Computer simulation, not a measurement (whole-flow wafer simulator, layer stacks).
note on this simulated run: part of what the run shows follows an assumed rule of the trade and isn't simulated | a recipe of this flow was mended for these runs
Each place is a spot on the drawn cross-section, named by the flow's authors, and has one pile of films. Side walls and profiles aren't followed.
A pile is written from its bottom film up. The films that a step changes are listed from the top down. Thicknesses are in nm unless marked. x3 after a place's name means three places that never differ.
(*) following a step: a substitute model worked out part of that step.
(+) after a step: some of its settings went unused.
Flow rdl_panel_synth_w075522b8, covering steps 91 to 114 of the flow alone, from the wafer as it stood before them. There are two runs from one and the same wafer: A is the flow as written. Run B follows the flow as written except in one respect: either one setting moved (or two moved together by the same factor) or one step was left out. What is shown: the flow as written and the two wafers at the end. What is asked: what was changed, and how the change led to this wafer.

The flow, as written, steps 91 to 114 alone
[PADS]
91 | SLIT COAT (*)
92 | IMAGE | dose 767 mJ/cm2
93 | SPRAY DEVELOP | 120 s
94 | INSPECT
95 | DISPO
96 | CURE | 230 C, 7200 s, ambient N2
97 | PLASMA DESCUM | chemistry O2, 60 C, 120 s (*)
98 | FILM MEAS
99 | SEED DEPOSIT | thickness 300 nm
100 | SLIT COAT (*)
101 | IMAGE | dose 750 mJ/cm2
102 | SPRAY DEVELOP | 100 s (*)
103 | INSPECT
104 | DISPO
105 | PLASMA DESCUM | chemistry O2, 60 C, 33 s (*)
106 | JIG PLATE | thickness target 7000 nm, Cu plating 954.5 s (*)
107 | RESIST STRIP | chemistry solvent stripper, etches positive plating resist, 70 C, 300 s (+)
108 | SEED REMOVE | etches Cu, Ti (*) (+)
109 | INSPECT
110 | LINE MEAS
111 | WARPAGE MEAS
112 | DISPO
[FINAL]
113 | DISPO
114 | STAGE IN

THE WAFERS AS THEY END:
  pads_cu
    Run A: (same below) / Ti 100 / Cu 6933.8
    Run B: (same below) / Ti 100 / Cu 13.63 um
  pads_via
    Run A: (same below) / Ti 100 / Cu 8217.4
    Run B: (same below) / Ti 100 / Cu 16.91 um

What caused this: step 106, JIG PLATE: Cu plating 1865 s was run, though the flow has Cu plating 954.5 s.

How this came from the change, step by step:
  106 | JIG PLATE | thickness target 7000 nm, Cu plating 954.5 s (*)
      pads_cu, pads_land: A +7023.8 Cu | B +13.72 um Cu
      pads_via: A +8307.4 Cu | B +17 um Cu
